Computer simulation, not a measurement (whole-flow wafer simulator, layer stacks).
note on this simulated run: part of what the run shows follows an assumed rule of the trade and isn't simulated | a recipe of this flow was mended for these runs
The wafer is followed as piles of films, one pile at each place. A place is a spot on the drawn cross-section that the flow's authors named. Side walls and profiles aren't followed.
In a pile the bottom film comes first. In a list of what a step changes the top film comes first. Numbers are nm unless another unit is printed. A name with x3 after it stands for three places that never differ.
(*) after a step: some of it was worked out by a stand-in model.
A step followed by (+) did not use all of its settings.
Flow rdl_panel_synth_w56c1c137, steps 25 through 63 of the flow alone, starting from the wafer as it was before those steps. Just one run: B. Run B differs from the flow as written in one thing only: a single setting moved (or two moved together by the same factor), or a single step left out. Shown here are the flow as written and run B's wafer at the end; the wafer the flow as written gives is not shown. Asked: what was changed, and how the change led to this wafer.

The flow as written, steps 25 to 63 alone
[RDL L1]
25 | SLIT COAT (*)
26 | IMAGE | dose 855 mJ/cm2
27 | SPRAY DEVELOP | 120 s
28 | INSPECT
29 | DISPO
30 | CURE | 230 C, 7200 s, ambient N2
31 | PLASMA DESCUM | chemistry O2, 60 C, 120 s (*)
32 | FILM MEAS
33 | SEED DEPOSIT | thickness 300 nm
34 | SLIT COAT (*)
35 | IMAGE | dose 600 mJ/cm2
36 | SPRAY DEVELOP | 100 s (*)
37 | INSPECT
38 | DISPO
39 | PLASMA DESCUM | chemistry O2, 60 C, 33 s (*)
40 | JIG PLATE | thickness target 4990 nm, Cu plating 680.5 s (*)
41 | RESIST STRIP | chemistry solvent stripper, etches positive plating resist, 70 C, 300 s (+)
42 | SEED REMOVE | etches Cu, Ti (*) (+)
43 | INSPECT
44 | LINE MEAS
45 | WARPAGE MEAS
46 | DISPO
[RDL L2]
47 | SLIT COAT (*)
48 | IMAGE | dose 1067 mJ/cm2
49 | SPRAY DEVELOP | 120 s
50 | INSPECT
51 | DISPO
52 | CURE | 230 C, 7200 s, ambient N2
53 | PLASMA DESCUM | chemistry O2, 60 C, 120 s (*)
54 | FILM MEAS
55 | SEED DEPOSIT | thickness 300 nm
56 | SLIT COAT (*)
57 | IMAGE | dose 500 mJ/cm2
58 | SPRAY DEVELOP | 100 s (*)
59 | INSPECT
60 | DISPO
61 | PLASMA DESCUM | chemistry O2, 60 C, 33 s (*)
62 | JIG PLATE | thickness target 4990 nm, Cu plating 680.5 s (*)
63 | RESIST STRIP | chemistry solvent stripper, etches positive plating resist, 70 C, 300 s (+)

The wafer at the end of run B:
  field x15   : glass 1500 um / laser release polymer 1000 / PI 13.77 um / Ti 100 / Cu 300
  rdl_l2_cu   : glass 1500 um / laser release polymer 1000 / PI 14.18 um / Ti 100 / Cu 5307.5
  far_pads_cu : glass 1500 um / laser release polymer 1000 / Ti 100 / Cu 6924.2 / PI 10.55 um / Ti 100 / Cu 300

What caused this: step 40, JIG PLATE: Cu plating 221.2 s was run, while the flow as written has Cu plating 680.5 s.

The path from the change to this, step by step:
  40 | JIG PLATE | thickness target 4990 nm, Cu plating 680.5 s (*)
      rdl_l1_cu, rdl_l1_land, rdl_l1_via, rdl_l1_rim, rdl_l2_land, rdl_l2_via: +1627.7 Cu (in the flow as written it would be: +5007.5 Cu)
  47 | SLIT COAT (*)
      field x15, rdl_l2_rim x3: +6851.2 PI (in the flow as written it would be: +7600.9 PI)
      rdl_l2_cu, rdl_l2_space: +7265.2 PI (in the flow as written it would be: +8899.9 PI)
      (as well as at 7 more places)
  56 | SLIT COAT (*)
      rdl_l1_via: +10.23 um ILINE-POS-THICK-GRADE-A (new film) (in the flow as written it would be: +9582.7 ILINE-POS-THICK-GRADE-A (new film))
      far_pads_cu: +9482.6 ILINE-POS-THICK-GRADE-A (new film) (in the flow as written it would be: +9933.1 ILINE-POS-THICK-GRADE-A (new film))
      (as well as at 8 more places)
  58 | SPRAY DEVELOP | 100 s (*)
      rdl_l2_cu: -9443 ILINE-POS-THICK-GRADE-A (all of it) (in the flow as written it would be: -9884.2 ILINE-POS-THICK-GRADE-A (all of it))
      rdl_l2_land: -7930.1 ILINE-POS-THICK-GRADE-A (all of it) (in the flow as written it would be: -7416.3 ILINE-POS-THICK-GRADE-A (all of it))
      (as well as at 1 more place)
  63 | RESIST STRIP | chemistry solvent stripper, etches positive plating resist, 70 C, 300 s (+)
      rdl_l1_via: -10.2 um ILINE-POS-THICK-GRADE-A (all of it) (in the flow as written it would be: -9553 ILINE-POS-THICK-GRADE-A (all of it))
      far_pads_cu: -9452.9 ILINE-POS-THICK-GRADE-A (all of it) (in the flow as written it would be: -9903.4 ILINE-POS-THICK-GRADE-A (all of it))
      (as well as at 5 more places)
